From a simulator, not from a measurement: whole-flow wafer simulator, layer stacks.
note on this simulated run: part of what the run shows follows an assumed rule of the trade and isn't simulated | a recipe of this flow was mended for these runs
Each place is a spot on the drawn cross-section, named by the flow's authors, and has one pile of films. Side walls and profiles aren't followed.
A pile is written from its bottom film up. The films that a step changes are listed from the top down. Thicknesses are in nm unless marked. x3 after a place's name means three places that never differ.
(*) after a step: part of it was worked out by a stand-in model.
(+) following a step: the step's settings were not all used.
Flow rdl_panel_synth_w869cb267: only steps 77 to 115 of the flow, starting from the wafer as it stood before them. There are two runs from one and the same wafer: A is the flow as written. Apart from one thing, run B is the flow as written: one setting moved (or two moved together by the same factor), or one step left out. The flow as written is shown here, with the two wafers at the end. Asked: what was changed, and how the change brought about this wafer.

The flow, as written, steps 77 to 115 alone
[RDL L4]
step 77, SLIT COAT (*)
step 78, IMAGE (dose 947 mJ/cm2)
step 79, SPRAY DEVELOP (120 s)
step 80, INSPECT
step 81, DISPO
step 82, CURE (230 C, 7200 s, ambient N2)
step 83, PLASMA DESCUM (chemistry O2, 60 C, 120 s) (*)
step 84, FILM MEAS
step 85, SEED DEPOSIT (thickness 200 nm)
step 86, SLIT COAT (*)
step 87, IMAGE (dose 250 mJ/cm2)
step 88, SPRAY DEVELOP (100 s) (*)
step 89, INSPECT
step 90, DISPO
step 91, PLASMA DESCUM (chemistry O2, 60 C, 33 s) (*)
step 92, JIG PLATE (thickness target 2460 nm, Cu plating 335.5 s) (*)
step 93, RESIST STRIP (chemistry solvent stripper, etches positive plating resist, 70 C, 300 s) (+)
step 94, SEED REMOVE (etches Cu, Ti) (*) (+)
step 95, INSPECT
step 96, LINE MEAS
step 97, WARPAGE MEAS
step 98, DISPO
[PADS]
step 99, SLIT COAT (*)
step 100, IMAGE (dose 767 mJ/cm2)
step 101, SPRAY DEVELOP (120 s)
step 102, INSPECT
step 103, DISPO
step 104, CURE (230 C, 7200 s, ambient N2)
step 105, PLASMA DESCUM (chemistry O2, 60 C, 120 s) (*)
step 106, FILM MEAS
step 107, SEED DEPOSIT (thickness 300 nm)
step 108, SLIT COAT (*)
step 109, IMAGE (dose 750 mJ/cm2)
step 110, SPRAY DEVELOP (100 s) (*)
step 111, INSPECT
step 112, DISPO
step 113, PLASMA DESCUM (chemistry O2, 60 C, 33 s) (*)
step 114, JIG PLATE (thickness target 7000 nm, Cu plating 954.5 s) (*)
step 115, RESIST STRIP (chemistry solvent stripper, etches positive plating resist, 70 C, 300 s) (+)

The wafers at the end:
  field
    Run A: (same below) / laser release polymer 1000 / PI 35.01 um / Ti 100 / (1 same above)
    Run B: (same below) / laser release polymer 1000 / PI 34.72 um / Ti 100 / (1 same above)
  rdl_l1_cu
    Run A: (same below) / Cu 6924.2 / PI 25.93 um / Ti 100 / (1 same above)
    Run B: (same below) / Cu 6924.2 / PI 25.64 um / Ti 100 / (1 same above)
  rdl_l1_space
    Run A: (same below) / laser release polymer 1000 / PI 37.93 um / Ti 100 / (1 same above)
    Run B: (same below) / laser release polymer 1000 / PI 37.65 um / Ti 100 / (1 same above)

The reason: step 92, JIG PLATE: Cu plating 230.5 s was run, whereas the flow has Cu plating 335.5 s.

Step by step, how the change led to this:
  step 92, JIG PLATE (thickness target 2460 nm, Cu plating 335.5 s) (*)
      rdl_l4_cu, rdl_l4_land, rdl_l4_via, pads_land, pads_via: A Cu gains 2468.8 | B Cu gains 1696.2
  step 99, SLIT COAT (*)
      field: A PI gains 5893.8 | B PI gains 5608.1
      rdl_l1_cu: A PI gains 5874.7 | B PI gains 5589.3
      (as well as at 19 more places)
  step 108, SLIT COAT (*)
      rdl_l4_cu: A ILINE-POS-THICK-GRADE-A gains 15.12 um (new film) | B ILINE-POS-THICK-GRADE-A gains 14.85 um (new film)
      rdl_l4_space: A ILINE-POS-THICK-GRADE-A gains 15.12 um (new film) | B ILINE-POS-THICK-GRADE-A gains 14.9 um (new film)
      (as well as at 6 more places)
  step 110, SPRAY DEVELOP (100 s) (*)
      pads_cu: A ILINE-POS-THICK-GRADE-A loses 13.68 um (all of it) | B ILINE-POS-THICK-GRADE-A loses 13.64 um (all of it)
      pads_land: A ILINE-POS-THICK-GRADE-A loses 13.11 um (all of it) | B ILINE-POS-THICK-GRADE-A loses 13.18 um (all of it)
      (as well as at 1 more place)
  step 114, JIG PLATE (thickness target 7000 nm, Cu plating 954.5 s) (*)
      pads_via: A Au/Ni/Cu gains 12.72 um (new film) | B Au/Ni/Cu gains 12.82 um (new film)
  step 115, RESIST STRIP (chemistry solvent stripper, etches positive plating resist, 70 C, 300 s) (+)
      rdl_l4_cu: A ILINE-POS-THICK-GRADE-A loses 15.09 um (all of it) | B ILINE-POS-THICK-GRADE-A loses 14.82 um (all of it)
      rdl_l4_space: A ILINE-POS-THICK-GRADE-A loses 15.09 um (all of it) | B ILINE-POS-THICK-GRADE-A loses 14.87 um (all of it)
      (as well as at 3 more places)
